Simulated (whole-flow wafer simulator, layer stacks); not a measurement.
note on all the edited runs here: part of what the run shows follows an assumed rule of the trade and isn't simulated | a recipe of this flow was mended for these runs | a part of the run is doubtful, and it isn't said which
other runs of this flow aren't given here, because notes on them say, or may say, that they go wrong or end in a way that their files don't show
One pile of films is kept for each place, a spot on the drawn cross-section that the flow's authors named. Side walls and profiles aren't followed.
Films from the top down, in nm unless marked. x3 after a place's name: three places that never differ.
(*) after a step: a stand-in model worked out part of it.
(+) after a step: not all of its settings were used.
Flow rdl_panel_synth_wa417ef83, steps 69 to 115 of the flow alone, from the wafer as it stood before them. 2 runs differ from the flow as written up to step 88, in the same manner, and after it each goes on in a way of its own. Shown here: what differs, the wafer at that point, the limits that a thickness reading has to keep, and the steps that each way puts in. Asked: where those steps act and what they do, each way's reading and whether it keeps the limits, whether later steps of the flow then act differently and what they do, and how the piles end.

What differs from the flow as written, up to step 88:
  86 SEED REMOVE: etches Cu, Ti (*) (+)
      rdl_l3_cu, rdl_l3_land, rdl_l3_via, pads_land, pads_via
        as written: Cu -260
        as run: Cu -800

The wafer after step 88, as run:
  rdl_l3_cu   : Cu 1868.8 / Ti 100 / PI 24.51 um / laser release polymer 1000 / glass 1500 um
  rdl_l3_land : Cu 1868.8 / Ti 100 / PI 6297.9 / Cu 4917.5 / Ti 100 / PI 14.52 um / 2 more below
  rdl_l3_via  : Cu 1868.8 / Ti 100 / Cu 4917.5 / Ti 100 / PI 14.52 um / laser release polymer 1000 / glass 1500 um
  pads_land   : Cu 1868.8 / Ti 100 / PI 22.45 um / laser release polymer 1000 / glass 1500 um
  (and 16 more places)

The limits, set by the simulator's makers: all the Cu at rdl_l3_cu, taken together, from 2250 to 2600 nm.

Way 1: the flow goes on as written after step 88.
  The reading after step 88: 1868.8 nm, outside the limits.
  Later steps of the flow that act differently than as written (1 more step differs only slightly, by at most 2% or 0.5 nm, whichever is larger, and isn't shown):
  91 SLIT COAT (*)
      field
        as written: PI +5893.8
        this way: PI +5693.1
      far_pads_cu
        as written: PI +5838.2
        this way: PI +5638
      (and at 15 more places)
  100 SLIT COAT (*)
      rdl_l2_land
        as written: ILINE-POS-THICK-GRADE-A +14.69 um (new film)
        this way: ILINE-POS-THICK-GRADE-A +14.68 um (new film)
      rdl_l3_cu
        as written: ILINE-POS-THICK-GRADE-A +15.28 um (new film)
        this way: ILINE-POS-THICK-GRADE-A +15.25 um (new film)
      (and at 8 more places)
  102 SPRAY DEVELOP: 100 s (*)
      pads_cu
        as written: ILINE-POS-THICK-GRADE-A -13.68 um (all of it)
        this way: ILINE-POS-THICK-GRADE-A -13.65 um (all of it)
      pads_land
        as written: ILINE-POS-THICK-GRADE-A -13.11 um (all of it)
        this way: ILINE-POS-THICK-GRADE-A -13.16 um (all of it)
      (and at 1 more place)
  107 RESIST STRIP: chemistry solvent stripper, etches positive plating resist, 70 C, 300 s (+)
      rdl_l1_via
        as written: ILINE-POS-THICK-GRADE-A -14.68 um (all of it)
        this way: ILINE-POS-THICK-GRADE-A -14.67 um (all of it)
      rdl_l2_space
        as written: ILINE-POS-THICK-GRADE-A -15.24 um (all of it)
        this way: ILINE-POS-THICK-GRADE-A -15.25 um (all of it)
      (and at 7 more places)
  At the end the piles differ from the flow's by more than 2% or 0.5 nm, whichever is larger, at rdl_l3_cu, rdl_l2_rim, rdl_l3_land, rdl_l3_via, pads_land, pads_via.
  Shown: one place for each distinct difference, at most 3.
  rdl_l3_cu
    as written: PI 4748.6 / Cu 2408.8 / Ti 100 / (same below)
    this way: PI 4851.1 / Cu 1868.8 / Ti 100 / (same below)
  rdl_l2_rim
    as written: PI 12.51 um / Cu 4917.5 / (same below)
    this way: PI 12.06 um / Cu 4917.5 / (same below)
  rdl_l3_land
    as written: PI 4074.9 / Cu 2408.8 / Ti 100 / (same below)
    this way: PI 4099.9 / Cu 1868.8 / Ti 100 / (same below)

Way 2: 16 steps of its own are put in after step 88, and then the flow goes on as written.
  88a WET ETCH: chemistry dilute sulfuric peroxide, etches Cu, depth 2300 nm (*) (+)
      rdl_l3_cu, rdl_l3_land, rdl_l3_via, pads_land, pads_via
        Cu -1868.8 (all of it)
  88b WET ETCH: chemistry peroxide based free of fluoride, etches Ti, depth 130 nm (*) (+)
      rdl_l3_cu, rdl_l3_land, rdl_l3_via, pads_land, pads_via
        Ti -100 (all of it)
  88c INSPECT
      changes no film at any place that is followed
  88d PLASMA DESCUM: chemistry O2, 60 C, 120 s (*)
      changes no film at any place that is followed
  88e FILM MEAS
      changes no film at any place that is followed
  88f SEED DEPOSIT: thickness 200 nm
      field, far_pads_cu, rdl_l1_cu and 17 more
        Cu +200 (new film), Ti +100 (new film)
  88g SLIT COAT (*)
      field, pads_cu, pads_space, pads_land, pads_via
        ILINE-POS-THICK-GRADE-A +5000 (new film)
      rdl_l3_cu, rdl_l3_space
        ILINE-POS-THICK-GRADE-A +4648.1 (new film)
      far_pads_cu
        ILINE-POS-THICK-GRADE-A +4858.1 (new film)
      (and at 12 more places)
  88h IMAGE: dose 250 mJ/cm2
      changes no film at any place that is followed
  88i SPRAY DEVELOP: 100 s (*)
      pads_land, pads_via
        ILINE-POS-THICK-GRADE-A -5000 (all of it)
      rdl_l3_cu
        ILINE-POS-THICK-GRADE-A -4648.1 (all of it)
      rdl_l3_land
        ILINE-POS-THICK-GRADE-A -2919.1 (all of it)
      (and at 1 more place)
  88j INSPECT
      changes no film at any place that is followed
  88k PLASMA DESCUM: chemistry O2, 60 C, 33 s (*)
      field, far_pads_cu, rdl_l1_cu and 12 more
        ILINE-POS-THICK-GRADE-A -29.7
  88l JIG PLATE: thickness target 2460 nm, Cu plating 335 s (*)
      rdl_l3_cu, rdl_l3_land, rdl_l3_via, pads_land, pads_via
        Cu +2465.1
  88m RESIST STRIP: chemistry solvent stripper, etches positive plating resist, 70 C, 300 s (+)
      field, pads_cu, pads_space
        ILINE-POS-THICK-GRADE-A -4970.3 (all of it)
      far_pads_cu
        ILINE-POS-THICK-GRADE-A -4828.4 (all of it)
      rdl_l1_cu
        ILINE-POS-THICK-GRADE-A -5036.1 (all of it)
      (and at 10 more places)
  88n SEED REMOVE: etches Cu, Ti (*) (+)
      field, far_pads_cu, rdl_l1_cu and 12 more
        Cu -200 (all of it), Ti -100 (all of it)
      rdl_l3_cu, rdl_l3_land, rdl_l3_via, pads_land, pads_via
        Cu -260
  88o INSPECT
      changes no film at any place that is followed
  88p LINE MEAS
      changes no film at any place that is followed
  The reading after step 88p: 2405.1 nm, within the limits.
  Later steps of the flow that act differently than as written (1 more step differs only slightly, by at most 2% or 0.5 nm, whichever is larger, and isn't shown):
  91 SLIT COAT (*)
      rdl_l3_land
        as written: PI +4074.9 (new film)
        this way: PI +4186.6 (new film)
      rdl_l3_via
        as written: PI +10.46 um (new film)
        this way: PI +10.6 um (new film)
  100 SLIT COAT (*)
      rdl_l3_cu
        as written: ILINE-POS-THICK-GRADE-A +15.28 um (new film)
        this way: ILINE-POS-THICK-GRADE-A +15.31 um (new film)
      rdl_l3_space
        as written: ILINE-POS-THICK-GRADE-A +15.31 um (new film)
        this way: ILINE-POS-THICK-GRADE-A +15.34 um (new film)
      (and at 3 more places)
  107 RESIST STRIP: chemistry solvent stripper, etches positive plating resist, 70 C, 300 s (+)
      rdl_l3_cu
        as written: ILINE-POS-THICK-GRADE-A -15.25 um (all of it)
        this way: ILINE-POS-THICK-GRADE-A -15.28 um (all of it)
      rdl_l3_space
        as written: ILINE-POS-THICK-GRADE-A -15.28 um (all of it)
        this way: ILINE-POS-THICK-GRADE-A -15.31 um (all of it)
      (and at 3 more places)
  At the end the piles differ from the flow's by more than 2% or 0.5 nm, whichever is larger, at rdl_l3_land.
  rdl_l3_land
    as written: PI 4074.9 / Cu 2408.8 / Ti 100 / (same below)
    this way: PI 4186.6 / Cu 2405.1 / Ti 100 / (same below)

Within the limits: way 2. Outside them: way 1.
